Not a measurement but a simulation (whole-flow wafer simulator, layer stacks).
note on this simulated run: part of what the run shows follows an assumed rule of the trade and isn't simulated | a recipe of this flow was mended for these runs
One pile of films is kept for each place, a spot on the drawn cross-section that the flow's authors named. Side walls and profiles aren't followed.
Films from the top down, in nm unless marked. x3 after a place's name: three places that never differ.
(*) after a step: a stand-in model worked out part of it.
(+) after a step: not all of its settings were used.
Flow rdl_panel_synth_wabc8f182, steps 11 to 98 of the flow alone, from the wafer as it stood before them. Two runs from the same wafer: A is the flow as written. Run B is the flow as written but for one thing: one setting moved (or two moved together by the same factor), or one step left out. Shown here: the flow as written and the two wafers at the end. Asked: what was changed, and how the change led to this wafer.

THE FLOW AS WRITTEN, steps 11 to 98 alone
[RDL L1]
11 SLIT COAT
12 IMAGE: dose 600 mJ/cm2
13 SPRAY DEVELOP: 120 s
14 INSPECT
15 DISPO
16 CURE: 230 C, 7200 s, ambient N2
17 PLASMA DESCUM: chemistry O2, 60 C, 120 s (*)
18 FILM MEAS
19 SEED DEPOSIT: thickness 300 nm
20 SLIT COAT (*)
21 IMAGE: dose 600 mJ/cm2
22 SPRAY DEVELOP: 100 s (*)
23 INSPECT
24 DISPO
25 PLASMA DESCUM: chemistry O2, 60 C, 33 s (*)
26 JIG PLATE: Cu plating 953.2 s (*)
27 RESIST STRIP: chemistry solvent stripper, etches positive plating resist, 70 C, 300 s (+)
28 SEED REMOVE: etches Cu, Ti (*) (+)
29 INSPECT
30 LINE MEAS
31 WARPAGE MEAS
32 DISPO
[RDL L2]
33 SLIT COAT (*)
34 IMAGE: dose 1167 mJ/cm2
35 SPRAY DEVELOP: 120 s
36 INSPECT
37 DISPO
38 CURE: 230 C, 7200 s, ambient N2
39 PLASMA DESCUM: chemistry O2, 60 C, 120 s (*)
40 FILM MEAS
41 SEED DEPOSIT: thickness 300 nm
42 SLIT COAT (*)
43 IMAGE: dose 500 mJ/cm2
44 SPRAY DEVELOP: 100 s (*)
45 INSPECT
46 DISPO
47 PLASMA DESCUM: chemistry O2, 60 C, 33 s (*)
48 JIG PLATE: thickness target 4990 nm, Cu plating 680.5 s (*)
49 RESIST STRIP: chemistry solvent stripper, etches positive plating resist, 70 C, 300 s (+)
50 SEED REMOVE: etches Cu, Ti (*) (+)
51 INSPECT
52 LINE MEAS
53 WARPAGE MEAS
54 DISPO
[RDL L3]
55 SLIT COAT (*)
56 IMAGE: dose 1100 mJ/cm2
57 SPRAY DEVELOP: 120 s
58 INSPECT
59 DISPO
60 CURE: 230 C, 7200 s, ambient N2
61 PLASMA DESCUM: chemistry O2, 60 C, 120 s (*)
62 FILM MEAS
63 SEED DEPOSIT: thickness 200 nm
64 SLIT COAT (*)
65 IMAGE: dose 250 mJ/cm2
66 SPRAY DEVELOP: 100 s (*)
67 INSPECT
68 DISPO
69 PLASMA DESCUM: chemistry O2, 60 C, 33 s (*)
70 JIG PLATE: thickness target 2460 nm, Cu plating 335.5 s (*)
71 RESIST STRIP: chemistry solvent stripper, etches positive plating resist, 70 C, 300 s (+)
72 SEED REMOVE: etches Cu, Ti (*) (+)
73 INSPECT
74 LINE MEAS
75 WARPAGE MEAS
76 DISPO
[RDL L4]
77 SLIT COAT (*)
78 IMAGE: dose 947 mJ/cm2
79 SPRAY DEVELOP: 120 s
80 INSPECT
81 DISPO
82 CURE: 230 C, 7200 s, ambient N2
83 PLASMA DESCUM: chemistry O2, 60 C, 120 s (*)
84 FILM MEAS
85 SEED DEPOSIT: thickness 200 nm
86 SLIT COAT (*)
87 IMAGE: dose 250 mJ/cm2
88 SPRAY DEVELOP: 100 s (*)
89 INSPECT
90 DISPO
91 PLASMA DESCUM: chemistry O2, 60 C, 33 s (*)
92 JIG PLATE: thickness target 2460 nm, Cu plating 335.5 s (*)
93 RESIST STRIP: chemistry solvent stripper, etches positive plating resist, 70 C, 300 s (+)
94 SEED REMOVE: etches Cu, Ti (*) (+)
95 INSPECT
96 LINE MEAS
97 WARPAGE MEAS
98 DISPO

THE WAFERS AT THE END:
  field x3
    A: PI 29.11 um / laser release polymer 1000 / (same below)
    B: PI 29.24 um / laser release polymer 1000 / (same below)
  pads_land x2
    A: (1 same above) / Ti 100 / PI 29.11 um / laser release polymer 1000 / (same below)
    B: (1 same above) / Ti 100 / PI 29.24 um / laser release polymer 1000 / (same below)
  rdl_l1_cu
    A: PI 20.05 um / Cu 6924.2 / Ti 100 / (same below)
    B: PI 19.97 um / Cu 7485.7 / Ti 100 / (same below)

The cause: step 26, JIG PLATE: Cu plating 1030 s was run, where the flow has Cu plating 953.2 s.

How the change led to this, step by step:
  26 JIG PLATE: Cu plating 953.2 s (*)
      rdl_l1_cu, rdl_l1_via, rdl_l1_rim, rdl_l2_land, rdl_l2_via: A Cu +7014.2 | B Cu +7575.7
  33 SLIT COAT (*)
      rdl_l2_cu, rdl_l2_space: A PI +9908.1 | B PI +10.2 um
      rdl_l1_cu: A PI +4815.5 (new film) | B PI +4718.9 (new film)
      (and at 1 more place)
  42 SLIT COAT (*)
      rdl_l2_cu, rdl_l2_space: A ILINE-POS-THICK-GRADE-A +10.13 um (new film) | B ILINE-POS-THICK-GRADE-A +10.19 um (new film)
      rdl_l1_space: A ILINE-POS-THICK-GRADE-A +10.52 um (new film) | B ILINE-POS-THICK-GRADE-A +10.59 um (new film)
      (and at 2 more places)
  44 SPRAY DEVELOP: 100 s (*)
      rdl_l2_cu: A ILINE-POS-THICK-GRADE-A -10.13 um (all of it) | B ILINE-POS-THICK-GRADE-A -10.19 um (all of it)
      rdl_l2_via: A ILINE-POS-THICK-GRADE-A -12.5 um (all of it) | B ILINE-POS-THICK-GRADE-A -12.41 um (all of it)
  49 RESIST STRIP: chemistry solvent stripper, etches positive plating resist, 70 C, 300 s (+)
      rdl_l1_via: A ILINE-POS-THICK-GRADE-A -10.05 um (all of it) | B ILINE-POS-THICK-GRADE-A -9973.9 (all of it)
      rdl_l1_space: A ILINE-POS-THICK-GRADE-A -10.49 um (all of it) | B ILINE-POS-THICK-GRADE-A -10.56 um (all of it)
      (and at 1 more place)
  55 SLIT COAT (*)
      rdl_l2_space: A PI +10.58 um | B PI +10.64 um
      rdl_l2_via: A PI +10.74 um (new film) | B PI +10.66 um (new film)
